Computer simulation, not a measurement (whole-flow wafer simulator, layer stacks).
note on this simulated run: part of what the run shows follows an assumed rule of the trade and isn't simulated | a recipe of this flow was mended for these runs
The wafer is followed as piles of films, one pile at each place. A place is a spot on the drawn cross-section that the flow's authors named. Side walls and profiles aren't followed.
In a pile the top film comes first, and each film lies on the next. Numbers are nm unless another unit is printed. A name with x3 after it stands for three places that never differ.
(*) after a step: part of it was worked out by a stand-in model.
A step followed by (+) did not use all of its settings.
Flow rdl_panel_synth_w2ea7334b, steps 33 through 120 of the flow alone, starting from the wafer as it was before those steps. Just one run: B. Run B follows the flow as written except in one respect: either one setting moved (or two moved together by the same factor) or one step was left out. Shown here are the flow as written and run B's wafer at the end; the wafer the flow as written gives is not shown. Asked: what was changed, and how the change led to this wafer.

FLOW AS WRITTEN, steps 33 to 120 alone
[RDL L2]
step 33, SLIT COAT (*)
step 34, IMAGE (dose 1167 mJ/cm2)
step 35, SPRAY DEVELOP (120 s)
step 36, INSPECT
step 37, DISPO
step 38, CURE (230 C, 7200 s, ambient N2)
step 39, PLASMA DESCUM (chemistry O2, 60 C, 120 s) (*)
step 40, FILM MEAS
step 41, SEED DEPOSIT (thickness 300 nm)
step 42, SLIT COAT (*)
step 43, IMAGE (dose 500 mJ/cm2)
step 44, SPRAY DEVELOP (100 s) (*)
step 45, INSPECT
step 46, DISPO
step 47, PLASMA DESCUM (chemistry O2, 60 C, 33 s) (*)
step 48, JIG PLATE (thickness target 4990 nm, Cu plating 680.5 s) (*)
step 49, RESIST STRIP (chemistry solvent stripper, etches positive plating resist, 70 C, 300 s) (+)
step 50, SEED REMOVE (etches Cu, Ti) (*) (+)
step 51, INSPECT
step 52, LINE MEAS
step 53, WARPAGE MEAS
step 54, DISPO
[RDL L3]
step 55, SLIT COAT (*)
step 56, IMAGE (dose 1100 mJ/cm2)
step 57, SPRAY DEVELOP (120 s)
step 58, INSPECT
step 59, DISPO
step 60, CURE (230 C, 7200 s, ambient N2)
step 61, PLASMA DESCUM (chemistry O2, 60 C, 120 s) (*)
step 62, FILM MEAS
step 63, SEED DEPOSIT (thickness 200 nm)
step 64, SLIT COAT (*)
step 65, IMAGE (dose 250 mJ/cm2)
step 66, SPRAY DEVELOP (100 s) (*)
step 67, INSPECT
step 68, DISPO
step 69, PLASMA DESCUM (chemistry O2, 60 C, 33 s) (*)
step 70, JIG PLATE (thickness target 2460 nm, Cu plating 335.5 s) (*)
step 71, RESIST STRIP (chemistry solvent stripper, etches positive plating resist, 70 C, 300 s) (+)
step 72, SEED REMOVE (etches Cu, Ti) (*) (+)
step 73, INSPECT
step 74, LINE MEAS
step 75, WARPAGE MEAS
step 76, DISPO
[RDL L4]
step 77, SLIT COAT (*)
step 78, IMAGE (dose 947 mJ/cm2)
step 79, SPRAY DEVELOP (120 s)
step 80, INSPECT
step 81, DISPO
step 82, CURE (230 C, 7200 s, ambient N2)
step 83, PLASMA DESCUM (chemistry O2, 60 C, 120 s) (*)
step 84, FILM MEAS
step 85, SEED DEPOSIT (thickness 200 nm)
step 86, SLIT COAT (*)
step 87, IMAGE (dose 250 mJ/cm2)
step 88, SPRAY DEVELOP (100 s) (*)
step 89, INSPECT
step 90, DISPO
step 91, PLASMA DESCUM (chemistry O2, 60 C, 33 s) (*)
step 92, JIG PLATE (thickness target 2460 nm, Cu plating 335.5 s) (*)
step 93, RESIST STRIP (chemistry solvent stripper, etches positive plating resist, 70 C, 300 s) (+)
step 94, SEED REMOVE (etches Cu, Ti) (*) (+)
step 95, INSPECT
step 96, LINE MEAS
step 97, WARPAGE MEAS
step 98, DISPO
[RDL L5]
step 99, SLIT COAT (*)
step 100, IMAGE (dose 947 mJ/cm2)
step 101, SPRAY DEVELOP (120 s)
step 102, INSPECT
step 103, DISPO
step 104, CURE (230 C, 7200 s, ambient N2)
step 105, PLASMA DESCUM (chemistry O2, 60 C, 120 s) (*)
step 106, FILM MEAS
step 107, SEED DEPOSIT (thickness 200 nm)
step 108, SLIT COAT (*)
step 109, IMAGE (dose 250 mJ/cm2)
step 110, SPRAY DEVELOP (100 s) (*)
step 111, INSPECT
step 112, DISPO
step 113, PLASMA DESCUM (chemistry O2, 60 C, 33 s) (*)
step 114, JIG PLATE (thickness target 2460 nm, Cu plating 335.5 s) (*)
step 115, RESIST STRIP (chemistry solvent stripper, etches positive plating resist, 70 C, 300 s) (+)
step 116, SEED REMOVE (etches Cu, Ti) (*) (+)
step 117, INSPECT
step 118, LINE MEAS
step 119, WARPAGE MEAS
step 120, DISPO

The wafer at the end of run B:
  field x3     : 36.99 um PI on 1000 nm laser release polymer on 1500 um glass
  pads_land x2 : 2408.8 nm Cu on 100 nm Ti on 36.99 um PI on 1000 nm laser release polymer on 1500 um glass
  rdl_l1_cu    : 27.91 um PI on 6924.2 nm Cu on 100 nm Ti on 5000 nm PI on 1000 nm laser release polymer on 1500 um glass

What caused this: step 48, JIG PLATE: Cu plating 578.4 s was run, while the flow as written has Cu plating 680.5 s.

How this came from the change, step by step:
  step 48, JIG PLATE (thickness target 4990 nm, Cu plating 680.5 s) (*)
      rdl_l2_cu, rdl_l2_land, rdl_l2_via, rdl_l2_rim, rdl_l3_land, rdl_l3_via: +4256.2 Cu (it would be, as written: +5007.5 Cu)
  step 55, SLIT COAT (*)
      rdl_l2_space: +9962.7 PI (it would be, as written: +10.58 um PI)
      field x3, rdl_l4_cu, rdl_l4_space and 8 more: +7700.8 PI (it would be, as written: +7936.4 PI)
      (as well as at 8 more places)
  step 64, SLIT COAT (*)
      rdl_l1_rim: +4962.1 ILINE-POS-THICK-GRADE-A (new film) (it would be, as written: +5077.5 ILINE-POS-THICK-GRADE-A (new film))
      rdl_l2_via: +4604.4 ILINE-POS-THICK-GRADE-A (new film) (it would be, as written: +4385.9 ILINE-POS-THICK-GRADE-A (new film))
  step 71, RESIST STRIP (chemistry solvent stripper, etches positive plating resist, 70 C, 300 s) (+)
      rdl_l1_rim: -4932.4 ILINE-POS-THICK-GRADE-A (all of it) (it would be, as written: -5047.8 ILINE-POS-THICK-GRADE-A (all of it))
      rdl_l2_via: -4574.7 ILINE-POS-THICK-GRADE-A (all of it) (it would be, as written: -4356.2 ILINE-POS-THICK-GRADE-A (all of it))
  step 77, SLIT COAT (*)
      rdl_l2_via: +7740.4 PI (it would be, as written: +7515 PI)
      rdl_l3_via: +12 um PI (new film) (it would be, as written: +11.89 um PI (new film))
